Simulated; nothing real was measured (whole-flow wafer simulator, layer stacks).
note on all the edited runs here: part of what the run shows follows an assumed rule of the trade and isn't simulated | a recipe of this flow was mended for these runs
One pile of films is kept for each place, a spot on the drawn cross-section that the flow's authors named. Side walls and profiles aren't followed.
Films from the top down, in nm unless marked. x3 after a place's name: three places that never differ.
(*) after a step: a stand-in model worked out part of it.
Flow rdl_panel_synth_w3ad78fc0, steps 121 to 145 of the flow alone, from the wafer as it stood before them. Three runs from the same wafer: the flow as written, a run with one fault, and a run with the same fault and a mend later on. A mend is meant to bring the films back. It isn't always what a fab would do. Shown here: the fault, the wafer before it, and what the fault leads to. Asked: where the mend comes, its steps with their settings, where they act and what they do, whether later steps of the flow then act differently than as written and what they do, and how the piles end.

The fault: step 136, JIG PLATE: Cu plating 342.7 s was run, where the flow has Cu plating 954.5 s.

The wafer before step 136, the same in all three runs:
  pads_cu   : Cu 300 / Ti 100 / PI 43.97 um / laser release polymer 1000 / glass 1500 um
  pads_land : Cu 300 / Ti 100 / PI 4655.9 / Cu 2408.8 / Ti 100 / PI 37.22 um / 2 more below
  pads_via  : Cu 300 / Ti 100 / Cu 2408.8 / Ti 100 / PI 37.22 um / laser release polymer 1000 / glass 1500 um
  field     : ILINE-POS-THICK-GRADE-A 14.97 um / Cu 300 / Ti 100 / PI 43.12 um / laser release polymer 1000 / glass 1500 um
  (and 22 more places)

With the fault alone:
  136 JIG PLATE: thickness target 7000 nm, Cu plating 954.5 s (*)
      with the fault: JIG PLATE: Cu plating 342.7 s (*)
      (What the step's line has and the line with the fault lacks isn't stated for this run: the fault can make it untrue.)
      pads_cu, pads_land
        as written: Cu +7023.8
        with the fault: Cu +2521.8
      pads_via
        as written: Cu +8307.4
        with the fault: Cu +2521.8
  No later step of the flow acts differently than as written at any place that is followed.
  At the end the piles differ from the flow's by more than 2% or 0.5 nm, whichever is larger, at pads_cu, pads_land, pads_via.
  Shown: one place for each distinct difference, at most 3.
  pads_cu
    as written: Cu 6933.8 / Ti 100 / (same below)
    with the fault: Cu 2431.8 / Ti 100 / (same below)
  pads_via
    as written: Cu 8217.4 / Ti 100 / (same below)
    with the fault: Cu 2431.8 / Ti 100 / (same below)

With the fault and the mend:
  The mend comes after step 136.
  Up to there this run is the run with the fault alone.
  136a JIG PLATE: Cu plating 611.8 s (*) (the flow's step 136 once more, with other settings)
      pads_cu, pads_land
        Cu +4502
      pads_via
        Cu +5785.6
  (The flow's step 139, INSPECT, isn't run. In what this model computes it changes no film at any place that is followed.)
  No later step of the flow acts differently than as written at any place that is followed.
  At the end the piles are the same as the flow's at every place that both follow.
